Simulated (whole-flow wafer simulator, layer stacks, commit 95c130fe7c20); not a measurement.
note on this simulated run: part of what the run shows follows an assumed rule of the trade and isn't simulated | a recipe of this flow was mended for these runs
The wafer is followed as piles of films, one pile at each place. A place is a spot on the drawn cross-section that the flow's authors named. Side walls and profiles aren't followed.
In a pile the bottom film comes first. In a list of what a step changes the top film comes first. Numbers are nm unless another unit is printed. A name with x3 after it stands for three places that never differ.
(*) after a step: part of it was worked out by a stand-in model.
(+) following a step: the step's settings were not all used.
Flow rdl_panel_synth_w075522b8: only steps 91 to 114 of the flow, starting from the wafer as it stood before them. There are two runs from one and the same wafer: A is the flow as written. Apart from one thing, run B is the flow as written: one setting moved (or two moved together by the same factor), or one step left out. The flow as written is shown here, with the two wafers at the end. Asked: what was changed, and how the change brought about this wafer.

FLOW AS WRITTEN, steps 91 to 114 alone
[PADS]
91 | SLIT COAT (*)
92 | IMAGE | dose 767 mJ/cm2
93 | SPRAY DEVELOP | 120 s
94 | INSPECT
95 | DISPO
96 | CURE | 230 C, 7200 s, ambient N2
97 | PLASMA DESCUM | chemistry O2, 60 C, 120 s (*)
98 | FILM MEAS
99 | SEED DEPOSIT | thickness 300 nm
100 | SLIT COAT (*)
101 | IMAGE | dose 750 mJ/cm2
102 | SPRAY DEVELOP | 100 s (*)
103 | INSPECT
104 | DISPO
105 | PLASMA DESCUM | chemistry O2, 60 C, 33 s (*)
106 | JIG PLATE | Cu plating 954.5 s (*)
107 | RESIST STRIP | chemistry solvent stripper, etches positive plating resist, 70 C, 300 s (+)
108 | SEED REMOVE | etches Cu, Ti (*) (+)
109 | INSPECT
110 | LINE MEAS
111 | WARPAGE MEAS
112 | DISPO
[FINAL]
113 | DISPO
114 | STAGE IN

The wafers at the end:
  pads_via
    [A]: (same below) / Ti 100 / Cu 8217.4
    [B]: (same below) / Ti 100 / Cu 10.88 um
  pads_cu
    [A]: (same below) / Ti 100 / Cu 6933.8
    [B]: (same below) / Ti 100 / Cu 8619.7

What caused this: step 106, JIG PLATE: Cu plating 1184 s was run, though the flow has Cu plating 954.5 s.

Step by step, how the change led to this:
  106 | JIG PLATE | Cu plating 954.5 s (*)
      pads_via: A Cu gains 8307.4 | B Cu gains 10.97 um
      pads_cu, pads_land: A Cu gains 7023.8 | B Cu gains 8709.7
